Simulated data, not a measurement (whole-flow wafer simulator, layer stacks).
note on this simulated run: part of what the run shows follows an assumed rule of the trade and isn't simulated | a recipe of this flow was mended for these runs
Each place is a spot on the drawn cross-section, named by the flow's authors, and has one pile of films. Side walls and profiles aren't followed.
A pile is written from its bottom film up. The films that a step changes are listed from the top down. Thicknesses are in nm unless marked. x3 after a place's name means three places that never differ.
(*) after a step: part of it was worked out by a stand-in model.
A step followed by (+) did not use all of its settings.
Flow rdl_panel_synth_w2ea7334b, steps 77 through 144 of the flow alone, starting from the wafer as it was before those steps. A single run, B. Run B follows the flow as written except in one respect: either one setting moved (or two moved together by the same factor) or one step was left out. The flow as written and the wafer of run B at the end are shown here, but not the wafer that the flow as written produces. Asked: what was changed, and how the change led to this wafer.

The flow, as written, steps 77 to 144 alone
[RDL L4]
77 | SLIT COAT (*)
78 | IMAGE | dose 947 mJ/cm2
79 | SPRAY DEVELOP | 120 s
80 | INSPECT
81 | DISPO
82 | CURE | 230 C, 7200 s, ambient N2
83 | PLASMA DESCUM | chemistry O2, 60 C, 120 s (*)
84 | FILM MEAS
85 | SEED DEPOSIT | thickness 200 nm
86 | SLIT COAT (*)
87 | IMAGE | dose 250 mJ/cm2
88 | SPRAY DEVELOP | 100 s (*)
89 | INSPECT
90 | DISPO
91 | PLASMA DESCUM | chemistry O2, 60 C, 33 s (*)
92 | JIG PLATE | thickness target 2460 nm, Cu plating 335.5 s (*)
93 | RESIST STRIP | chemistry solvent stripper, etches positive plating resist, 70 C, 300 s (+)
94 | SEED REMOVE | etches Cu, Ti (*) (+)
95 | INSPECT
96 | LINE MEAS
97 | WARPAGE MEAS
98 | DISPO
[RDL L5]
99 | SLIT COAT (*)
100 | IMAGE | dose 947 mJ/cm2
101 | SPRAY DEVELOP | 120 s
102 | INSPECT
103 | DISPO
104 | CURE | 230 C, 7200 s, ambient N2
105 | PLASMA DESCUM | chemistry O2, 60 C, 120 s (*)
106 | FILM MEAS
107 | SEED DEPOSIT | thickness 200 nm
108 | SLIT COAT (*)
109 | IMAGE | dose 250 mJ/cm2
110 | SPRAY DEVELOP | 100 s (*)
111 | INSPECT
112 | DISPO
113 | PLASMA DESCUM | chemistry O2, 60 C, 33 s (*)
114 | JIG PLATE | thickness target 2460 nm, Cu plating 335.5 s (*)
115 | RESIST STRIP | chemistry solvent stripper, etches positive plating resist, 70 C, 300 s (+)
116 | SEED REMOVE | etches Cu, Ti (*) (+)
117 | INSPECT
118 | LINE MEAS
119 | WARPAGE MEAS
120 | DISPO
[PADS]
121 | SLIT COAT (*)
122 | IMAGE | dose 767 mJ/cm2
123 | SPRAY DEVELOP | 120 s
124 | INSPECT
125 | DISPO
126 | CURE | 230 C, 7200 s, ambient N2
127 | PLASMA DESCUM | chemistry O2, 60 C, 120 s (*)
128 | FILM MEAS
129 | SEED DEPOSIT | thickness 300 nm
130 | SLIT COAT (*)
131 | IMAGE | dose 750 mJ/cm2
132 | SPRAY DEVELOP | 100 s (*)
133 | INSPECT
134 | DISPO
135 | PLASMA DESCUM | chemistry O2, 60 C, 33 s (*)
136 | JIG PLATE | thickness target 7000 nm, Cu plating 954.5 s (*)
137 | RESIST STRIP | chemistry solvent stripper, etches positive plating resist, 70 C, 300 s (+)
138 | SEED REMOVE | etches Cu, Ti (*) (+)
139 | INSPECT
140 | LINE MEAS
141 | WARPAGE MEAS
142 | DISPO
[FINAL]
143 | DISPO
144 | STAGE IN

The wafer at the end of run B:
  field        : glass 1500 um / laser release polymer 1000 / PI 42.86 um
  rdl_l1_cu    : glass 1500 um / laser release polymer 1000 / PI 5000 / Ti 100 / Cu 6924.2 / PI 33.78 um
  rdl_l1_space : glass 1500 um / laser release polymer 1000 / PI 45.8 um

The reason: step 92, JIG PLATE: Cu plating 285.2 s was run, while the flow as written has Cu plating 335.5 s.

The path from the change to this, step by step:
  92 | JIG PLATE | thickness target 2460 nm, Cu plating 335.5 s (*)
      rdl_l4_cu, rdl_l4_land, rdl_l4_via, rdl_l5_land, rdl_l5_via: +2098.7 Cu (as written it would have been: +2468.8 Cu)
  99 | SLIT COAT (*)
      field, pads_cu, pads_space, pads_land, pads_via: +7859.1 PI (as written it would have been: +8112.6 PI)
      rdl_l1_cu: +7838 PI (as written it would have been: +8091.4 PI)
      (and at 17 other places as well)
  108 | SLIT COAT (*)
      rdl_l4_land: +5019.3 ILINE-POS-THICK-GRADE-A (new film) (as written it would have been: +4913.1 ILINE-POS-THICK-GRADE-A (new film))
      rdl_l4_via: +4969.8 ILINE-POS-THICK-GRADE-A (new film) (as written it would have been: +4830.6 ILINE-POS-THICK-GRADE-A (new film))
  115 | RESIST STRIP | chemistry solvent stripper, etches positive plating resist, 70 C, 300 s (+)
      rdl_l4_land: -4989.6 ILINE-POS-THICK-GRADE-A (all of it) (as written it would have been: -4883.4 ILINE-POS-THICK-GRADE-A (all of it))
      rdl_l4_via: -4940.1 ILINE-POS-THICK-GRADE-A (all of it) (as written it would have been: -4800.9 ILINE-POS-THICK-GRADE-A (all of it))
  121 | SLIT COAT (*)
      rdl_l4_via: +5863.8 PI (as written it would have been: +5728.5 PI)
      rdl_l5_via: +10.93 um PI (new film) (as written it would have been: +10.89 um PI (new film))
  130 | SLIT COAT (*)
      rdl_l2_cu, rdl_l2_space: +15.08 um ILINE-POS-THICK-GRADE-A (new film) (as written it would have been: +15.07 um ILINE-POS-THICK-GRADE-A (new film))
      rdl_l4_cu, rdl_l4_space: +15 um ILINE-POS-THICK-GRADE-A (new film) (as written it would have been: +15.01 um ILINE-POS-THICK-GRADE-A (new film))
      (and at 5 other places as well)
  137 | RESIST STRIP | chemistry solvent stripper, etches positive plating resist, 70 C, 300 s (+)
      rdl_l4_cu, rdl_l4_space: -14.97 um ILINE-POS-THICK-GRADE-A (all of it) (as written it would have been: -14.98 um ILINE-POS-THICK-GRADE-A (all of it))
      rdl_l5_cu, rdl_l5_space: -15.08 um ILINE-POS-THICK-GRADE-A (all of it) (as written it would have been: -15.09 um ILINE-POS-THICK-GRADE-A (all of it))
      (and at 3 other places as well)
